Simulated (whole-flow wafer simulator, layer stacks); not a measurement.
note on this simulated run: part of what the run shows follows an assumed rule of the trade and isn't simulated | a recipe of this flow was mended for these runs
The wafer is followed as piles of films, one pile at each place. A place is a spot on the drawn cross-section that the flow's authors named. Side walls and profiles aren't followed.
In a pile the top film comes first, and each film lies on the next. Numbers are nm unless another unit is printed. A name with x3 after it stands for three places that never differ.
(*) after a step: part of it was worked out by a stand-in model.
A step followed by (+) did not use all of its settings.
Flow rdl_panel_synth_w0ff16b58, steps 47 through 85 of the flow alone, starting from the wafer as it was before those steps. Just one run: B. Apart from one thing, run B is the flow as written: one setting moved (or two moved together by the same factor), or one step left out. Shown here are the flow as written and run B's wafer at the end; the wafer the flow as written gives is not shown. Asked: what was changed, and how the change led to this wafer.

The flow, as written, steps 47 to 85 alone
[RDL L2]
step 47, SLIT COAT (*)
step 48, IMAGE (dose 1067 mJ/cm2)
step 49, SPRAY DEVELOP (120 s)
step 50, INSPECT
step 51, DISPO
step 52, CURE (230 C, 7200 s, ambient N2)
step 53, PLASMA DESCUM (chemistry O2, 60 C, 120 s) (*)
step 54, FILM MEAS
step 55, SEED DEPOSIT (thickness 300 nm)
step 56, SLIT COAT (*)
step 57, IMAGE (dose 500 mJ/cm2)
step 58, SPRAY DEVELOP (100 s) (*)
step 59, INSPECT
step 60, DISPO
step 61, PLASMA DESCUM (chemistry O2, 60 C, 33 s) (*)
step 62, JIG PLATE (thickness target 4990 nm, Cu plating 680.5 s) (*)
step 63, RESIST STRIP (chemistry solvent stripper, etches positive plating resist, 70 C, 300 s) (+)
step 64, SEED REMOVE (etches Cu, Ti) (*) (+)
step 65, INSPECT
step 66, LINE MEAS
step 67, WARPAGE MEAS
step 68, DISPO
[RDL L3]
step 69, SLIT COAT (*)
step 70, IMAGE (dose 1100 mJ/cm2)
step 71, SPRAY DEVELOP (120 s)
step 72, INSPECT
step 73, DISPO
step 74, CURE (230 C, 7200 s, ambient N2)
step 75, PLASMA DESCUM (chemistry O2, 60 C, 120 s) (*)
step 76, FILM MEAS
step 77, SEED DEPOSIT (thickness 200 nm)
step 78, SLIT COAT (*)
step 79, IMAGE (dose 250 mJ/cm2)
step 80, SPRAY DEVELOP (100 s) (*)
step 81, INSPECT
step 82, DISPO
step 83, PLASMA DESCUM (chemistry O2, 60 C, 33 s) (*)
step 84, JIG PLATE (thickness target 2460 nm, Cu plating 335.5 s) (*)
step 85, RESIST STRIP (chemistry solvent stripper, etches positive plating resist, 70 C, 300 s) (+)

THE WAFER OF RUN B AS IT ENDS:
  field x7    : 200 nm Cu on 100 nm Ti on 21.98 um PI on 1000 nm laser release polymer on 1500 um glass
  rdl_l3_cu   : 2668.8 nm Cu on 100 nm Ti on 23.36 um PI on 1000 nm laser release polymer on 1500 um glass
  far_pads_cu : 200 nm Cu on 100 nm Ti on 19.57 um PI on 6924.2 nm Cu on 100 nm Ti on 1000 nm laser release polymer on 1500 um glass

The reason: step 62, JIG PLATE: Cu plating 470.2 s was run, though the flow has Cu plating 680.5 s.

The path from the change to this, step by step:
  step 62, JIG PLATE (thickness target 4990 nm, Cu plating 680.5 s) (*)
      rdl_l2_cu, rdl_l2_land, rdl_l2_via, rdl_l2_rim, rdl_l3_land, rdl_l3_via: Cu gains 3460 (it would be, as written: Cu gains 5007.5)
  step 69, SLIT COAT (*)
      rdl_l2_space: PI gains 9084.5 (it would be, as written: PI gains 10.31 um)
      field x7, rdl_l4_land x2: PI gains 7459.6 (it would be, as written: PI gains 7936.4)
      (and at 12 other places as well)
  step 78, SLIT COAT (*)
      rdl_l3_cu, rdl_l3_space: ILINE-POS-THICK-GRADE-A gains 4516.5 (new film) (it would be, as written: ILINE-POS-THICK-GRADE-A gains 4624.3 (new film))
      rdl_l2_cu: ILINE-POS-THICK-GRADE-A gains 5056.9 (new film) (it would be, as written: ILINE-POS-THICK-GRADE-A gains 5163.2 (new film))
      (and at 5 other places as well)
  step 80, SPRAY DEVELOP (100 s) (*)
      rdl_l3_cu: ILINE-POS-THICK-GRADE-A loses 4516.5 (all of it) (it would be, as written: ILINE-POS-THICK-GRADE-A loses 4624.3 (all of it))
      rdl_l3_land: ILINE-POS-THICK-GRADE-A loses 2980.3 (all of it) (it would be, as written: ILINE-POS-THICK-GRADE-A loses 2880.1 (all of it))
  step 85, RESIST STRIP (chemistry solvent stripper, etches positive plating resist, 70 C, 300 s) (+)
      rdl_l2_cu: ILINE-POS-THICK-GRADE-A loses 5027.2 (all of it) (it would be, as written: ILINE-POS-THICK-GRADE-A loses 5133.5 (all of it))
      rdl_l2_space: ILINE-POS-THICK-GRADE-A loses 5286 (all of it) (it would be, as written: ILINE-POS-THICK-GRADE-A loses 5505.7 (all of it))
      (and at 4 other places as well)
